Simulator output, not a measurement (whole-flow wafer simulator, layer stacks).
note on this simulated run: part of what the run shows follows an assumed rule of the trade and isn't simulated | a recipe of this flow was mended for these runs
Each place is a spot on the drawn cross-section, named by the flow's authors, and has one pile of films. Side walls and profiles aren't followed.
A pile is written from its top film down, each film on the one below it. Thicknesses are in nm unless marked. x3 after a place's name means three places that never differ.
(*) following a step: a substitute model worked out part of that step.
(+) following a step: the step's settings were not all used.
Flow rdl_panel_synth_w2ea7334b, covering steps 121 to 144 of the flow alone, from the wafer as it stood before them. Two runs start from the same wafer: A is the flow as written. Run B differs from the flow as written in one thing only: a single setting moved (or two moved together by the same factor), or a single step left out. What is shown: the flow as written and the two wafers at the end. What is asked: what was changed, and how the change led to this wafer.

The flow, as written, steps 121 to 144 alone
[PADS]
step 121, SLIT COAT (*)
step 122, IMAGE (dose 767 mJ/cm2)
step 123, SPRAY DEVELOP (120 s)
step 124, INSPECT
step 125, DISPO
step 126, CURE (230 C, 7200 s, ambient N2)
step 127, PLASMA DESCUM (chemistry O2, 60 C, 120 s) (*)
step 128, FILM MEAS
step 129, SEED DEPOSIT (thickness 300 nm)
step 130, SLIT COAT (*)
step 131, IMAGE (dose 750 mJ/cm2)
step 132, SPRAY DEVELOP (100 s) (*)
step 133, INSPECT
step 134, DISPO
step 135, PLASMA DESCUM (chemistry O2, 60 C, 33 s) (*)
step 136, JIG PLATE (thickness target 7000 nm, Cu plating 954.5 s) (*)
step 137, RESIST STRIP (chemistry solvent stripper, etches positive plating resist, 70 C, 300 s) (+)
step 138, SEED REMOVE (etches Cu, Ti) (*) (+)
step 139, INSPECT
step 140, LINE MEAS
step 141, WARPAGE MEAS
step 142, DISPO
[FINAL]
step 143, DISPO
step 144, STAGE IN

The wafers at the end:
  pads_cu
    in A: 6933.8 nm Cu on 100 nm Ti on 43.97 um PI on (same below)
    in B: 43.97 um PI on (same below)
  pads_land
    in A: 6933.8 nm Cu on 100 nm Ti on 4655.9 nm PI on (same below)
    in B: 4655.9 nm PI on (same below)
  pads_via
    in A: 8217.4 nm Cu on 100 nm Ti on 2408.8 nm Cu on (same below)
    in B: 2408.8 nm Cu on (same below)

The reason: step 136, JIG PLATE: thickness target 7000 nm, Cu plating 954.5 s (*), was skipped.

How this came from the change, step by step:
  step 138, SEED REMOVE (etches Cu, Ti) (*) (+)
      pads_cu, pads_land, pads_via: A -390 Cu | B -300 Cu (all of it), -100 Ti (all of it)
If metal films that touch count as one body, pads_cu has 0 bodies; the flow as written gives 1 body.
If metal films that touch count as one body, pads_land has 1 body; the flow as written gives 2 bodies (between them, from the top down: PI 4655.9).
